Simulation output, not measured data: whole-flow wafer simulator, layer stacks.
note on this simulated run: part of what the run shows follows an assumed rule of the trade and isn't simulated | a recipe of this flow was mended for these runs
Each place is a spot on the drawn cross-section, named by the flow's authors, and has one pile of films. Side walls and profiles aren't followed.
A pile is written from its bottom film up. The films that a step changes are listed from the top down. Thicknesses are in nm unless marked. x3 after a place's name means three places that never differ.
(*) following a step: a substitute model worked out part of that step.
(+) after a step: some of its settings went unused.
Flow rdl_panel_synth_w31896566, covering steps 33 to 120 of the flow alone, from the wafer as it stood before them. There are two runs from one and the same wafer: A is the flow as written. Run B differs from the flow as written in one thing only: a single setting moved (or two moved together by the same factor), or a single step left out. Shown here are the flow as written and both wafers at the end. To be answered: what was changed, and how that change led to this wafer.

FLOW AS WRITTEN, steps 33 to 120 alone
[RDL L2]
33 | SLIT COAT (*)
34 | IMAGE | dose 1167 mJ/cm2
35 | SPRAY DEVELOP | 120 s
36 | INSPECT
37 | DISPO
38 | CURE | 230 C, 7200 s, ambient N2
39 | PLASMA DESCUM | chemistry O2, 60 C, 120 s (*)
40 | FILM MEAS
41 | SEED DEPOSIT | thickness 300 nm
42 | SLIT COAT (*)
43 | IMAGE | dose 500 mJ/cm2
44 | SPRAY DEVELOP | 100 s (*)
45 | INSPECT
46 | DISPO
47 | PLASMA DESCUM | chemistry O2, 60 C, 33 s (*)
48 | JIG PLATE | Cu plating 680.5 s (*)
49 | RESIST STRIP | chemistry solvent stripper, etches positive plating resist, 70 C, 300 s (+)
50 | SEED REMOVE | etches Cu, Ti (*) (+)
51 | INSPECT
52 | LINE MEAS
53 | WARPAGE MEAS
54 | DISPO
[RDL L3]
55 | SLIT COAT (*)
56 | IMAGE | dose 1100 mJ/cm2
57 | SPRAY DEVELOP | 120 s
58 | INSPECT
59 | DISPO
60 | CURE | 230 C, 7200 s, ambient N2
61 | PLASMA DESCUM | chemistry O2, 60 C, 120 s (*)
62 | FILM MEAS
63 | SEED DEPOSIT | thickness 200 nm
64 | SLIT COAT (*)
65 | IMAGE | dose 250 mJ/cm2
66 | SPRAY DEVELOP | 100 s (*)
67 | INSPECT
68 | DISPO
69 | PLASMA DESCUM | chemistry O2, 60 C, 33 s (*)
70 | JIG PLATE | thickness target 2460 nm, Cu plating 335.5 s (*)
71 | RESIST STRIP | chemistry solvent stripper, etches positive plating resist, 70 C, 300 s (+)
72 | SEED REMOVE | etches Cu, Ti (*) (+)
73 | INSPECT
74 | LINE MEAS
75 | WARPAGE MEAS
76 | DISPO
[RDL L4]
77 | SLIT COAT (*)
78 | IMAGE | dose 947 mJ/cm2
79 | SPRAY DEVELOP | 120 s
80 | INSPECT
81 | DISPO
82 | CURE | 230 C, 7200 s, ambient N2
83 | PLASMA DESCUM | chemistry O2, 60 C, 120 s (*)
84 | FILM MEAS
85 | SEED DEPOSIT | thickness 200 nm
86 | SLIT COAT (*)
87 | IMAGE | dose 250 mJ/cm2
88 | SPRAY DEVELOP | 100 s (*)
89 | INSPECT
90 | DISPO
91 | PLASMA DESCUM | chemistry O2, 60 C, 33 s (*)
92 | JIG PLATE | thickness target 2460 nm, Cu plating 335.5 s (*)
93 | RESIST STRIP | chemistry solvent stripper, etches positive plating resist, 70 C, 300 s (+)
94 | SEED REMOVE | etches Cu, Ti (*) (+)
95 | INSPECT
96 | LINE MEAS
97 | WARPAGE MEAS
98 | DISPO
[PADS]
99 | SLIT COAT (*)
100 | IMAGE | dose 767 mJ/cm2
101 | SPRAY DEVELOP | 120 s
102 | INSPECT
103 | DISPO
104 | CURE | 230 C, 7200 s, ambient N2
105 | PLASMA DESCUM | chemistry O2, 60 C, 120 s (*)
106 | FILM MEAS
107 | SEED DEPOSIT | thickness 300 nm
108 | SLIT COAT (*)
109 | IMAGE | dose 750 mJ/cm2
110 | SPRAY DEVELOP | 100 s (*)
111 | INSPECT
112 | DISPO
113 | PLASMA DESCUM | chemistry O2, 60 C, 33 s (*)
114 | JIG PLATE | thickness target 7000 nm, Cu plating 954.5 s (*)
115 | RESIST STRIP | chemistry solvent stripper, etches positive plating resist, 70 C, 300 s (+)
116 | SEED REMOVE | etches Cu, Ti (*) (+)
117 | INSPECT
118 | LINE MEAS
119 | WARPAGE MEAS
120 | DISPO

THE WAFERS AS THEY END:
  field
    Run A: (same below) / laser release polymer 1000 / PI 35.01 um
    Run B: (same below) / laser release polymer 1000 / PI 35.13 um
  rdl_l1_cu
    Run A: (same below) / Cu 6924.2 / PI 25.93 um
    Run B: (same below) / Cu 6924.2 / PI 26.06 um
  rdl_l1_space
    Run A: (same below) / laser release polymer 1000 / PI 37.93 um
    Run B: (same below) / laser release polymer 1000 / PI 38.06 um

What caused this: step 48, JIG PLATE: Cu plating 734.9 s was run, while the flow as written has Cu plating 680.5 s.

Step by step, how the change led to this:
  48 | JIG PLATE | Cu plating 680.5 s (*)
      rdl_l2_cu, rdl_l2_land, rdl_l2_via, rdl_l2_rim, rdl_l3_land, rdl_l3_via: A Cu gains 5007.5 | B Cu gains 5407.9
  55 | SLIT COAT (*)
      rdl_l3_cu, rdl_l3_space: A PI gains 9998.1 | B PI gains 10.31 um
      rdl_l2_space: A PI gains 10.58 um | B PI gains 10.91 um
      (and at 3 other places as well)
  64 | SLIT COAT (*)
      rdl_l2_via: A ILINE-POS-THICK-GRADE-A gains 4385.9 (new film) | B ILINE-POS-THICK-GRADE-A gains 4264.6 (new film)
  71 | RESIST STRIP | chemistry solvent stripper, etches positive plating resist, 70 C, 300 s (+)
      rdl_l2_via: A ILINE-POS-THICK-GRADE-A loses 4356.2 (all of it) | B ILINE-POS-THICK-GRADE-A loses 4234.9 (all of it)
  77 | SLIT COAT (*)
      rdl_l3_via: A PI gains 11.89 um (new film) | B PI gains 11.83 um (new film)
  108 | SLIT COAT (*)
      rdl_l2_cu, rdl_l2_space: A ILINE-POS-THICK-GRADE-A gains 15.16 um (new film) | B ILINE-POS-THICK-GRADE-A gains 15.17 um (new film)
      rdl_l2_land: A ILINE-POS-THICK-GRADE-A gains 14.84 um (new film) | B ILINE-POS-THICK-GRADE-A gains 14.83 um (new film)
      (and at 2 other places as well)
  115 | RESIST STRIP | chemistry solvent stripper, etches positive plating resist, 70 C, 300 s (+)
      rdl_l2_cu, rdl_l2_space: A ILINE-POS-THICK-GRADE-A loses 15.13 um (all of it) | B ILINE-POS-THICK-GRADE-A loses 15.14 um (all of it)
      rdl_l2_land: A ILINE-POS-THICK-GRADE-A loses 14.81 um (all of it) | B ILINE-POS-THICK-GRADE-A loses 14.8 um (all of it)
      (and at 3 other places as well)
